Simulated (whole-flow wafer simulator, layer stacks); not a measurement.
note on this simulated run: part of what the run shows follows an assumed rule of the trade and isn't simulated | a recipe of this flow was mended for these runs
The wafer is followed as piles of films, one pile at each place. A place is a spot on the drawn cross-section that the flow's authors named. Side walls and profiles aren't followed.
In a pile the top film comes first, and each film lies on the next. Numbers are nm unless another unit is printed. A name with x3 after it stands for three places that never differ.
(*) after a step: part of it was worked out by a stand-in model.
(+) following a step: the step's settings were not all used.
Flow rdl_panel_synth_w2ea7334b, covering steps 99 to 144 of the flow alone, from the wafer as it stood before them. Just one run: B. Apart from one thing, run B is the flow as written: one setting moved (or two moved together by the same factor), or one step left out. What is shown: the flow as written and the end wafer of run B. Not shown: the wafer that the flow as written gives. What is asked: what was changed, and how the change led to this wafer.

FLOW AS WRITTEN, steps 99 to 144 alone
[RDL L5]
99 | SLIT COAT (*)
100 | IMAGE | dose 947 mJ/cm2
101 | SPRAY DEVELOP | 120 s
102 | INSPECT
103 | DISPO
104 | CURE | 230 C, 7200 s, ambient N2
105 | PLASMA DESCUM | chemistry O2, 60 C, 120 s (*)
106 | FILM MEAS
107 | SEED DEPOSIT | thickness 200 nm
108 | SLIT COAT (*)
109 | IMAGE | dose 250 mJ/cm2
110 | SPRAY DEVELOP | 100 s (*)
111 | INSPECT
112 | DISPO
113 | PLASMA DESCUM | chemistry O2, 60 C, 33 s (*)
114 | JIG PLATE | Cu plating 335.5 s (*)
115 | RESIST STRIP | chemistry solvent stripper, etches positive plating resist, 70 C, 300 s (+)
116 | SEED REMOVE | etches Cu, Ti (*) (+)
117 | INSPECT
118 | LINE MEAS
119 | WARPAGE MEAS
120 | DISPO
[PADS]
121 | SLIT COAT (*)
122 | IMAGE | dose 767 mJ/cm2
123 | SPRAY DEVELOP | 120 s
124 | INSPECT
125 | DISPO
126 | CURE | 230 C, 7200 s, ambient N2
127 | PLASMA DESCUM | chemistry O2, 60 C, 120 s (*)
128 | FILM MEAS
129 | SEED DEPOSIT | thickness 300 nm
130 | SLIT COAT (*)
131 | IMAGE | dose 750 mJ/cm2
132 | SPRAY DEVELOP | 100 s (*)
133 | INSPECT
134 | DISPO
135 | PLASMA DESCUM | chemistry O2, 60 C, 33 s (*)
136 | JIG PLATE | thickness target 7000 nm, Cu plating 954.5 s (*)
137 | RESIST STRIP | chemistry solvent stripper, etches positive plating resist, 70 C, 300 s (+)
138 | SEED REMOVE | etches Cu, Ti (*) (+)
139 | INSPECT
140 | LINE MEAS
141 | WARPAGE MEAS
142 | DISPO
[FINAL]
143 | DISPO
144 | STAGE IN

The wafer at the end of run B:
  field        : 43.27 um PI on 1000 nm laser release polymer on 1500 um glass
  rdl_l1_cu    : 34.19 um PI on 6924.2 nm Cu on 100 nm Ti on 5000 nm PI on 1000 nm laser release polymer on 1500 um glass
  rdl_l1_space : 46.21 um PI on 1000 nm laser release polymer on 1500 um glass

The reason: step 114, JIG PLATE: Cu plating 389.2 s was run, whereas the flow has Cu plating 335.5 s.

Step by step, how the change led to this:
  114 | JIG PLATE | Cu plating 335.5 s (*)
      rdl_l5_cu, rdl_l5_land, rdl_l5_via, pads_land, pads_via: Cu gains 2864 (in the flow as written it would be: Cu gains 2468.8)
  121 | SLIT COAT (*)
      rdl_l2_cu, rdl_l2_space: PI gains 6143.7 (in the flow as written it would be: PI gains 5993.4)
      field: PI gains 6043.6 (in the flow as written it would be: PI gains 5893.8)
      (also at 20 further places)
  130 | SLIT COAT (*)
      rdl_l5_cu: ILINE-POS-THICK-GRADE-A gains 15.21 um (new film) (in the flow as written it would be: ILINE-POS-THICK-GRADE-A gains 15.12 um (new film))
      rdl_l5_space: ILINE-POS-THICK-GRADE-A gains 15.2 um (new film) (in the flow as written it would be: ILINE-POS-THICK-GRADE-A gains 15.12 um (new film))
      (also at 6 further places)
  132 | SPRAY DEVELOP | 100 s (*)
      pads_cu: ILINE-POS-THICK-GRADE-A loses 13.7 um (all of it) (in the flow as written it would be: ILINE-POS-THICK-GRADE-A loses 13.68 um (all of it))
      pads_land: ILINE-POS-THICK-GRADE-A loses 13.08 um (all of it) (in the flow as written it would be: ILINE-POS-THICK-GRADE-A loses 13.11 um (all of it))
      (also at 1 further place)
  137 | RESIST STRIP | chemistry solvent stripper, etches positive plating resist, 70 C, 300 s (+)
      rdl_l2_cu, rdl_l2_space: ILINE-POS-THICK-GRADE-A loses 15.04 um (all of it) (in the flow as written it would be: ILINE-POS-THICK-GRADE-A loses 15.05 um (all of it))
      rdl_l5_cu: ILINE-POS-THICK-GRADE-A loses 15.18 um (all of it) (in the flow as written it would be: ILINE-POS-THICK-GRADE-A loses 15.09 um (all of it))
      (also at 4 further places)
